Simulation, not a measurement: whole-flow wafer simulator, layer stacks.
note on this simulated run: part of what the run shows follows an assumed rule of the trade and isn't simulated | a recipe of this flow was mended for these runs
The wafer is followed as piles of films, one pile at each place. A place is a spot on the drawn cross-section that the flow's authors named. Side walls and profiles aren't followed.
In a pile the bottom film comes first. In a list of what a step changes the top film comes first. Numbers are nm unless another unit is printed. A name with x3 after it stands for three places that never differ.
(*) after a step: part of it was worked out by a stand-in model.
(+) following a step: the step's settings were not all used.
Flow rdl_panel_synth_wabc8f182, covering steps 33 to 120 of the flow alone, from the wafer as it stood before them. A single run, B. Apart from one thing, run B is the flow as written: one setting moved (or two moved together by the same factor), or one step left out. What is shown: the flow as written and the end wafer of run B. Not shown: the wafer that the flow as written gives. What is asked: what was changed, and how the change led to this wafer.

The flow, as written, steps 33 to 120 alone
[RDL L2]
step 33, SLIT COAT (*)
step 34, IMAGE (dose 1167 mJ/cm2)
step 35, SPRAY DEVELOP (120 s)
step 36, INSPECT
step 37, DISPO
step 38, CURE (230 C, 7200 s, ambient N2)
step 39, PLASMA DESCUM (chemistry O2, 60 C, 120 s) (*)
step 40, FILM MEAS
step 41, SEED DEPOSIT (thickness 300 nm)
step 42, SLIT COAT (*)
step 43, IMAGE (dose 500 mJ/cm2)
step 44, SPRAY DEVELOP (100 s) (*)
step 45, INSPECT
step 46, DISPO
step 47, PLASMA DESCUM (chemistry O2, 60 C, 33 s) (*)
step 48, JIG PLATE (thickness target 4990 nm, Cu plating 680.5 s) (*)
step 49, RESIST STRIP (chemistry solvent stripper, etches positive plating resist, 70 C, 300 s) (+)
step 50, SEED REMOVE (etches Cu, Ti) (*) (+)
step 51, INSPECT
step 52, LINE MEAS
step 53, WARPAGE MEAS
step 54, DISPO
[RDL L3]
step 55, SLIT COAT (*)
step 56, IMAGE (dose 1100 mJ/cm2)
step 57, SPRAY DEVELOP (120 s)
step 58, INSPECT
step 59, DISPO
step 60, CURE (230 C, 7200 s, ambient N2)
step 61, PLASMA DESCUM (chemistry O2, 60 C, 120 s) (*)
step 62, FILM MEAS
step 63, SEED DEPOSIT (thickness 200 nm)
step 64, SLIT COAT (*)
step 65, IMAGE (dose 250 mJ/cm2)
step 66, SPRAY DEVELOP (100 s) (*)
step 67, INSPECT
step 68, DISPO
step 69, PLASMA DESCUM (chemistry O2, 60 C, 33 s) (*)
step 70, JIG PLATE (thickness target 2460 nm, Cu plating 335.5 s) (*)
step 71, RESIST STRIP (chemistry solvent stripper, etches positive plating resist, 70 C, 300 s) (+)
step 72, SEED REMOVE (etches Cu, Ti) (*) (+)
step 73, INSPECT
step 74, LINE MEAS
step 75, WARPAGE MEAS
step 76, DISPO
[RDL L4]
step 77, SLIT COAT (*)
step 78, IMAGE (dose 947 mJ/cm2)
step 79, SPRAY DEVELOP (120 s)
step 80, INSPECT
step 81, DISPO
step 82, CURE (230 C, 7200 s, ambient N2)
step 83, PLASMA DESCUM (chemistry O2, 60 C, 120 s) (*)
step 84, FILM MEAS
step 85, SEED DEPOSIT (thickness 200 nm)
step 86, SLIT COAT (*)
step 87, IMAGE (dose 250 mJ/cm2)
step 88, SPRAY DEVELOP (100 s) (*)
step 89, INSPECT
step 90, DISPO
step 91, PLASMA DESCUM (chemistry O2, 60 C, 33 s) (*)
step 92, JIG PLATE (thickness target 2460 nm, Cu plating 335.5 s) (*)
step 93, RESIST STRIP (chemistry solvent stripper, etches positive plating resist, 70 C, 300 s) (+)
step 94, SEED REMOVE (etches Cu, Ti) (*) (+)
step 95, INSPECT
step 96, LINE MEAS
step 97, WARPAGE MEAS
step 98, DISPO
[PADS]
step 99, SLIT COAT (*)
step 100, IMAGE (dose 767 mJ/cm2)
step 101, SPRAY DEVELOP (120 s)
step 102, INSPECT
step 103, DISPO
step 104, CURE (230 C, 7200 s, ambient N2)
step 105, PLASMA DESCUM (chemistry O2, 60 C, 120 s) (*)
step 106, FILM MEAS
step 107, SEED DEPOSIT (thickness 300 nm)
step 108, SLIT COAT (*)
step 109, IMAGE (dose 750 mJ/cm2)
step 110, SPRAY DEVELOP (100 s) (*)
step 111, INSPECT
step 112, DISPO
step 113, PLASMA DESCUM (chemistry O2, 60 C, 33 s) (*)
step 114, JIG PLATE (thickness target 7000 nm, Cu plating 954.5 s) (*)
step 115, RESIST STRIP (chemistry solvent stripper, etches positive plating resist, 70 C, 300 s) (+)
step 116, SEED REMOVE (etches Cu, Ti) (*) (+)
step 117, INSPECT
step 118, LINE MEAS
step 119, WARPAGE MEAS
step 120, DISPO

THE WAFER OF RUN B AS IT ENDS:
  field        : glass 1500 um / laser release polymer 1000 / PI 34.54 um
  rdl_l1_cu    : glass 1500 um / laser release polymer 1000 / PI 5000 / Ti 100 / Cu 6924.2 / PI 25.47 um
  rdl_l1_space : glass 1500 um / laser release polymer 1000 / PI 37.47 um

Cause: step 48, JIG PLATE: Cu plating 476.3 s was run, whereas the flow has Cu plating 680.5 s.

How this came from the change, step by step:
  step 48, JIG PLATE (thickness target 4990 nm, Cu plating 680.5 s) (*)
      rdl_l2_cu, rdl_l2_land, rdl_l2_via, rdl_l2_rim, rdl_l3_land, rdl_l3_via: +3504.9 Cu (as written it would have been: +5007.5 Cu)
  step 55, SLIT COAT (*)
      rdl_l2_space: +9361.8 PI (as written it would have been: +10.58 um PI)
      rdl_l2_via: +9934.6 PI (new film) (as written it would have been: +10.74 um PI (new film))
      (as well as at 18 more places)
  step 64, SLIT COAT (*)
      rdl_l3_cu, rdl_l3_space: +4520 ILINE-POS-THICK-GRADE-A (new film) (as written it would have been: +4624.3 ILINE-POS-THICK-GRADE-A (new film))
      rdl_l2_cu: +5181.4 ILINE-POS-THICK-GRADE-A (new film) (as written it would have been: +5291.3 ILINE-POS-THICK-GRADE-A (new film))
      (as well as at 5 more places)
  step 66, SPRAY DEVELOP (100 s) (*)
      rdl_l3_cu: -4520 ILINE-POS-THICK-GRADE-A (all of it) (as written it would have been: -4624.3 ILINE-POS-THICK-GRADE-A (all of it))
      rdl_l3_land: -2977.1 ILINE-POS-THICK-GRADE-A (all of it) (as written it would have been: -2880.1 ILINE-POS-THICK-GRADE-A (all of it))
  step 71, RESIST STRIP (chemistry solvent stripper, etches positive plating resist, 70 C, 300 s) (+)
      rdl_l2_cu: -5151.7 ILINE-POS-THICK-GRADE-A (all of it) (as written it would have been: -5261.6 ILINE-POS-THICK-GRADE-A (all of it))
      rdl_l2_space: -5397.6 ILINE-POS-THICK-GRADE-A (all of it) (as written it would have been: -5594.9 ILINE-POS-THICK-GRADE-A (all of it))
      (as well as at 4 more places)
  step 77, SLIT COAT (*)
      rdl_l2_space: +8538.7 PI (as written it would have been: +8736.1 PI)
      rdl_l1_rim: +7947.4 PI (as written it would have been: +8189.4 PI)
      (as well as at 3 more places)
  step 86, SLIT COAT (*)
      rdl_l2_via: +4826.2 ILINE-POS-THICK-GRADE-A (new film) (as written it would have been: +4655.1 ILINE-POS-THICK-GRADE-A (new film))
  step 93, RESIST STRIP (chemistry solvent stripper, etches positive plating resist, 70 C, 300 s) (+)
      rdl_l2_via: -4796.5 ILINE-POS-THICK-GRADE-A (all of it) (as written it would have been: -4625.4 ILINE-POS-THICK-GRADE-A (all of it))
  step 99, SLIT COAT (*)
      rdl_l2_via: +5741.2 PI (as written it would have been: +5584.8 PI)
  step 108, SLIT COAT (*)
      rdl_l2_cu, rdl_l2_space: +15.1 um ILINE-POS-THICK-GRADE-A (new film) (as written it would have been: +15.16 um ILINE-POS-THICK-GRADE-A (new film))
      rdl_l1_rim: +14.97 um ILINE-POS-THICK-GRADE-A (new film) (as written it would have been: +14.98 um ILINE-POS-THICK-GRADE-A (new film))
      (as well as at 6 more places)
  step 115, RESIST STRIP (chemistry solvent stripper, etches positive plating resist, 70 C, 300 s) (+)
      rdl_l2_cu, rdl_l2_space: -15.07 um ILINE-POS-THICK-GRADE-A (all of it) (as written it would have been: -15.13 um ILINE-POS-THICK-GRADE-A (all of it))
      rdl_l1_space: -14.99 um ILINE-POS-THICK-GRADE-A (all of it) (as written it would have been: -14.98 um ILINE-POS-THICK-GRADE-A (all of it))
      (as well as at 7 more places)
